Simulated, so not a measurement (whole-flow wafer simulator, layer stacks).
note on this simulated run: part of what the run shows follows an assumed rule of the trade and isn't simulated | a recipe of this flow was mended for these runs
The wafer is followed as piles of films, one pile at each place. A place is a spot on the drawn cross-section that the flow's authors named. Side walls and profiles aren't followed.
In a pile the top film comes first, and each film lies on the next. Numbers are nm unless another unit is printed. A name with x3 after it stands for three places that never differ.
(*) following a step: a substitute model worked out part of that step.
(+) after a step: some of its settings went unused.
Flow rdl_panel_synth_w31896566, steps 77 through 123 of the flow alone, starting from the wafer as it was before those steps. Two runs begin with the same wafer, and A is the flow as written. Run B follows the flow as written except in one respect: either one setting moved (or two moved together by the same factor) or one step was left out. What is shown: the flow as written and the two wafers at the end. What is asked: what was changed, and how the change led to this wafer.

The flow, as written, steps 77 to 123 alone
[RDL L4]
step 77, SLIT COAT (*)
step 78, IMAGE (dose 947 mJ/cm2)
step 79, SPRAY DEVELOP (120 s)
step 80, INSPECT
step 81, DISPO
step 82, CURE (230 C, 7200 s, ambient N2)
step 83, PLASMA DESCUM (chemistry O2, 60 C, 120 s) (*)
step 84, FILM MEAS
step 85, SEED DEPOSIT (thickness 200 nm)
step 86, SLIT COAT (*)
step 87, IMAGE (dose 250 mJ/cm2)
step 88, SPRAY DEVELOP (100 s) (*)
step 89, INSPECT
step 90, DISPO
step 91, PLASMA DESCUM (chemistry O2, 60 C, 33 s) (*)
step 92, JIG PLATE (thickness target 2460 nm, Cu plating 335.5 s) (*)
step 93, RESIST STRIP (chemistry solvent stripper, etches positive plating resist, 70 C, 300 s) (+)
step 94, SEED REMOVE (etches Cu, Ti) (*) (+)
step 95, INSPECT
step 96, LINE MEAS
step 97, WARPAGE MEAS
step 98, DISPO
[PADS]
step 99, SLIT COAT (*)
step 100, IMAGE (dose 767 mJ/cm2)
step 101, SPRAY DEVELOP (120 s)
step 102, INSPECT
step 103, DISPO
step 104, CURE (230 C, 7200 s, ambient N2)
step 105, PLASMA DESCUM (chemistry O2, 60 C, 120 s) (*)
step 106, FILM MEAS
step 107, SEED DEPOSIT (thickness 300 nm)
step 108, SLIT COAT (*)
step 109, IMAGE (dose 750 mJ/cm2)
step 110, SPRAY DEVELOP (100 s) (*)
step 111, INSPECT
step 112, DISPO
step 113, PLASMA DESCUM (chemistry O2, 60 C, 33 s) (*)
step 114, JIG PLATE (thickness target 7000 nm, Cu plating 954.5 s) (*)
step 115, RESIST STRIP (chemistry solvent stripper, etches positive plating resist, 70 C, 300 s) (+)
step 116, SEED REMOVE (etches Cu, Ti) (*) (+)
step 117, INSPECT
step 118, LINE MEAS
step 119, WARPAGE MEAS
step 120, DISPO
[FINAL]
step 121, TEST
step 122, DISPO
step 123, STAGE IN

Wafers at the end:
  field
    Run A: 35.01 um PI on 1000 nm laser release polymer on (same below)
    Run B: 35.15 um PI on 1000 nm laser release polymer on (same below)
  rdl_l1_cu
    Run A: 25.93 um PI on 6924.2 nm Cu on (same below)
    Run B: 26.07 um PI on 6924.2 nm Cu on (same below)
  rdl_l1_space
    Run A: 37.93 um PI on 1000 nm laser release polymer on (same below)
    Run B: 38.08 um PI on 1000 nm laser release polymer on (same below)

The reason: step 92, JIG PLATE: Cu plating 385.8 s was run, while the flow as written has Cu plating 335.5 s.

The path from the change to this, step by step:
  step 92, JIG PLATE (thickness target 2460 nm, Cu plating 335.5 s) (*)
      rdl_l4_cu, rdl_l4_land, rdl_l4_via, pads_land, pads_via: A +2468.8 Cu | B +2839 Cu
  step 99, SLIT COAT (*)
      field: A +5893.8 PI | B +6034 PI
      rdl_l1_cu: A +5874.7 PI | B +6014.8 PI
      (and at 17 other places as well)
  step 108, SLIT COAT (*)
      rdl_l3_via: A +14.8 um ILINE-POS-THICK-GRADE-A (new film) | B +14.81 um ILINE-POS-THICK-GRADE-A (new film)
      rdl_l4_cu: A +15.12 um ILINE-POS-THICK-GRADE-A (new film) | B +15.21 um ILINE-POS-THICK-GRADE-A (new film)
      (and at 7 other places as well)
  step 110, SPRAY DEVELOP (100 s) (*)
      pads_cu: A -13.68 um ILINE-POS-THICK-GRADE-A (all of it) | B -13.69 um ILINE-POS-THICK-GRADE-A (all of it)
      pads_land: A -13.11 um ILINE-POS-THICK-GRADE-A (all of it) | B -13.08 um ILINE-POS-THICK-GRADE-A (all of it)
      (and at 1 other place as well)
  step 114, JIG PLATE (thickness target 7000 nm, Cu plating 954.5 s) (*)
      pads_via: A +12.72 um Au/Ni/Cu (new film) | B +12.67 um Au/Ni/Cu (new film)
  step 115, RESIST STRIP (chemistry solvent stripper, etches positive plating resist, 70 C, 300 s) (+)
      rdl_l3_via: A -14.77 um ILINE-POS-THICK-GRADE-A (all of it) | B -14.78 um ILINE-POS-THICK-GRADE-A (all of it)
      rdl_l4_cu: A -15.09 um ILINE-POS-THICK-GRADE-A (all of it) | B -15.18 um ILINE-POS-THICK-GRADE-A (all of it)
      (and at 4 other places as well)
